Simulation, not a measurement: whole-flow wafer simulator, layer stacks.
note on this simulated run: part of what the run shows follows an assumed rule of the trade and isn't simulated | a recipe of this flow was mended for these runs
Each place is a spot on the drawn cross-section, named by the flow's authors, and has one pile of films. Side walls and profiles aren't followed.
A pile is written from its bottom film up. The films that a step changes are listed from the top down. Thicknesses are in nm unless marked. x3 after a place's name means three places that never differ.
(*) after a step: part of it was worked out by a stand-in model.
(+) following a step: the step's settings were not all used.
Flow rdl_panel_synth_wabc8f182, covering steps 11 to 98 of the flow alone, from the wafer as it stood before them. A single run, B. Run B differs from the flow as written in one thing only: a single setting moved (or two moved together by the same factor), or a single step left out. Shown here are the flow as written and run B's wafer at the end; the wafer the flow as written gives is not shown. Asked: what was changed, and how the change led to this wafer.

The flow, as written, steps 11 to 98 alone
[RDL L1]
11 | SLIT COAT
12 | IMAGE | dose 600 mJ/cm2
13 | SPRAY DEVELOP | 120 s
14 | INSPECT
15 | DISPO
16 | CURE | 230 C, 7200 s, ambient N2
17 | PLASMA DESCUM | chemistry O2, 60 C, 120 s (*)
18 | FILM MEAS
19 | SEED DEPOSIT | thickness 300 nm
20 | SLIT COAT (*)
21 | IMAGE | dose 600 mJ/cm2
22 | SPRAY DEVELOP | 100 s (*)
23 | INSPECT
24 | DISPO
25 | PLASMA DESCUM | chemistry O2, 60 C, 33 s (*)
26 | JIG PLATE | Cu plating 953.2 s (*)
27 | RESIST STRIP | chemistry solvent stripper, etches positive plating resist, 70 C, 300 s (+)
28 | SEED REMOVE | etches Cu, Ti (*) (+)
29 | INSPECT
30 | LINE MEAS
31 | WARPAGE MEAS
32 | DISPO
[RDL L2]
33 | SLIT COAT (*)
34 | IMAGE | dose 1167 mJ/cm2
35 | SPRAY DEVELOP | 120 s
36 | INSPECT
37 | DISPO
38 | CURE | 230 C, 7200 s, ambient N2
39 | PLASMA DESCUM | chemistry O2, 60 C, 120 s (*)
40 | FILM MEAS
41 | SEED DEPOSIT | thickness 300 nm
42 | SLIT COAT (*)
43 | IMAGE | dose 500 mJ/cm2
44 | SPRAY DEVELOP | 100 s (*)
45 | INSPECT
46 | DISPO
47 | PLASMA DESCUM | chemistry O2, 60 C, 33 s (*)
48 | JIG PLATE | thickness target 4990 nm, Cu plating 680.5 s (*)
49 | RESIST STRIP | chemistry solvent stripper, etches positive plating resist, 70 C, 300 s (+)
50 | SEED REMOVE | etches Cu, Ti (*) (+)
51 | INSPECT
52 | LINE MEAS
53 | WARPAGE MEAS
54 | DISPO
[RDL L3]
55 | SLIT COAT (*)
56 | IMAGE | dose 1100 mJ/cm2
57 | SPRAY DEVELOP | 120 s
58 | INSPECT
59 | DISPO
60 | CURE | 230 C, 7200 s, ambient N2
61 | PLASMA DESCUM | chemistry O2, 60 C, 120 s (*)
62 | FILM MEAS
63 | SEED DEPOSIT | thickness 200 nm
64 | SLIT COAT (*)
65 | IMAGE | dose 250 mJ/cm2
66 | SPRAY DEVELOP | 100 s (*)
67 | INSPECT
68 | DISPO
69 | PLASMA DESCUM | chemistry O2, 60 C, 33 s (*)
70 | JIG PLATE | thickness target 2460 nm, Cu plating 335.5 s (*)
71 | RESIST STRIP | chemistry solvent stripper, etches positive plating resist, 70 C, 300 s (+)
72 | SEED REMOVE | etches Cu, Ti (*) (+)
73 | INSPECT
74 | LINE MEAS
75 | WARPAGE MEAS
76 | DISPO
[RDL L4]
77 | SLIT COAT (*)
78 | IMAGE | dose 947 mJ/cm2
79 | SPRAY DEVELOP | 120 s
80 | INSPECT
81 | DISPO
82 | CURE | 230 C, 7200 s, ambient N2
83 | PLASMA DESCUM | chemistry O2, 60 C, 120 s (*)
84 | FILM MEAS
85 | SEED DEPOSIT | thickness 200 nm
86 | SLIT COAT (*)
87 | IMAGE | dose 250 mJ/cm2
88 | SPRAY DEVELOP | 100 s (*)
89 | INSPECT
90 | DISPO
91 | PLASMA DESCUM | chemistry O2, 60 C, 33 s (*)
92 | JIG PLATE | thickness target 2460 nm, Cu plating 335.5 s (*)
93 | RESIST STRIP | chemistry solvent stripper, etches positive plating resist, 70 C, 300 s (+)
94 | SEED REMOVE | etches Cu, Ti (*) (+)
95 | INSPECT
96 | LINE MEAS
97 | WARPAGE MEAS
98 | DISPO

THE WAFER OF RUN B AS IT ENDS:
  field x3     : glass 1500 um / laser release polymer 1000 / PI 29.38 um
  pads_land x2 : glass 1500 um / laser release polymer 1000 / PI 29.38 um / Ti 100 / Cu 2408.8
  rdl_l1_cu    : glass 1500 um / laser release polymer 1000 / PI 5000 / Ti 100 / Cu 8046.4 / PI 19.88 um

What caused this: step 26, JIG PLATE: Cu plating 1106 s was run, whereas the flow has Cu plating 953.2 s.

How this came from the change, step by step:
  26 | JIG PLATE | Cu plating 953.2 s (*)
      rdl_l1_cu, rdl_l1_via, rdl_l1_rim, rdl_l2_land, rdl_l2_via: +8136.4 Cu (as written it would have been: +7014.2 Cu)
  33 | SLIT COAT (*)
      rdl_l2_cu, rdl_l2_space: +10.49 um PI (as written it would have been: +9908.1 PI)
      field x3, rdl_l3_cu, rdl_l3_space and 9 more: +8326.3 PI (as written it would have been: +8062.5 PI)
      (as well as at 3 more places)
  42 | SLIT COAT (*)
      rdl_l1_via: +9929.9 ILINE-POS-THICK-GRADE-A (new film) (as written it would have been: +10.08 um ILINE-POS-THICK-GRADE-A (new film))
      rdl_l2_cu, rdl_l2_space: +10.26 um ILINE-POS-THICK-GRADE-A (new film) (as written it would have been: +10.13 um ILINE-POS-THICK-GRADE-A (new film))
      (as well as at 3 more places)
  44 | SPRAY DEVELOP | 100 s (*)
      rdl_l2_cu: -10.26 um ILINE-POS-THICK-GRADE-A (all of it) (as written it would have been: -10.13 um ILINE-POS-THICK-GRADE-A (all of it))
      rdl_l2_land: -6993.6 ILINE-POS-THICK-GRADE-A (all of it) (as written it would have been: -7139.5 ILINE-POS-THICK-GRADE-A (all of it))
      (as well as at 1 more place)
  49 | RESIST STRIP | chemistry solvent stripper, etches positive plating resist, 70 C, 300 s (+)
      rdl_l1_via: -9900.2 ILINE-POS-THICK-GRADE-A (all of it) (as written it would have been: -10.05 um ILINE-POS-THICK-GRADE-A (all of it))
      rdl_l1_space: -10.63 um ILINE-POS-THICK-GRADE-A (all of it) (as written it would have been: -10.49 um ILINE-POS-THICK-GRADE-A (all of it))
      (as well as at 1 more place)
  55 | SLIT COAT (*)
      rdl_l2_space: +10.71 um PI (as written it would have been: +10.58 um PI)
      rdl_l2_land: +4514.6 PI (new film) (as written it would have been: +4645.3 PI (new film))
      (as well as at 1 more place)
